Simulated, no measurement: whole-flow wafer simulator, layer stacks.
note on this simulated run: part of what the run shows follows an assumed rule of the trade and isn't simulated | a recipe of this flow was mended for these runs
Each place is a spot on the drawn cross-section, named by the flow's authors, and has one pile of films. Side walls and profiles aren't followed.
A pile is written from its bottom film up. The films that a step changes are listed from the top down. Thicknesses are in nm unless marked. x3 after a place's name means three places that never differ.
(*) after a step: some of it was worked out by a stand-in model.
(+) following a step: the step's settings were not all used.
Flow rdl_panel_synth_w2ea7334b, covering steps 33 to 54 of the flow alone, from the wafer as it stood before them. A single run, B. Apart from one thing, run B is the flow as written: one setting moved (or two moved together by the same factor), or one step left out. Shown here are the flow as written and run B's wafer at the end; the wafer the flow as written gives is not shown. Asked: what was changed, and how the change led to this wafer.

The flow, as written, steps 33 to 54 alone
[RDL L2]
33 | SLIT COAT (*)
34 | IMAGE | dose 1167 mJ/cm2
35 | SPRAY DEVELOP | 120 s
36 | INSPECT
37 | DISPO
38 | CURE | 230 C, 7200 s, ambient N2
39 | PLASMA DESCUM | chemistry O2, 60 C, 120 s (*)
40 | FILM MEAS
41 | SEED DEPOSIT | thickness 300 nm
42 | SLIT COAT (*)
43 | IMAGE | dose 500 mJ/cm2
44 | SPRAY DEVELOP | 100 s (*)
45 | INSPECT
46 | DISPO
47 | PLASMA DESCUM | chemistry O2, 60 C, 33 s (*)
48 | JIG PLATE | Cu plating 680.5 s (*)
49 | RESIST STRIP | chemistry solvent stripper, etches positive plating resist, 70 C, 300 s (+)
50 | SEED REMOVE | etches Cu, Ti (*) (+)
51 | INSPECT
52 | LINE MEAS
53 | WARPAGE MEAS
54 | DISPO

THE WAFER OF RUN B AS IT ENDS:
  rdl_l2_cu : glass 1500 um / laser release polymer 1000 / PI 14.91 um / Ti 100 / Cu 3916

Cause: step 48, JIG PLATE: Cu plating 544.4 s was run, though the flow has Cu plating 680.5 s.

The path from the change to this, step by step:
  48 | JIG PLATE | Cu plating 680.5 s (*)
      rdl_l2_cu, rdl_l2_land, rdl_l2_via, rdl_l2_rim x3: +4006 Cu (in the flow as written it would be: +5007.5 Cu)
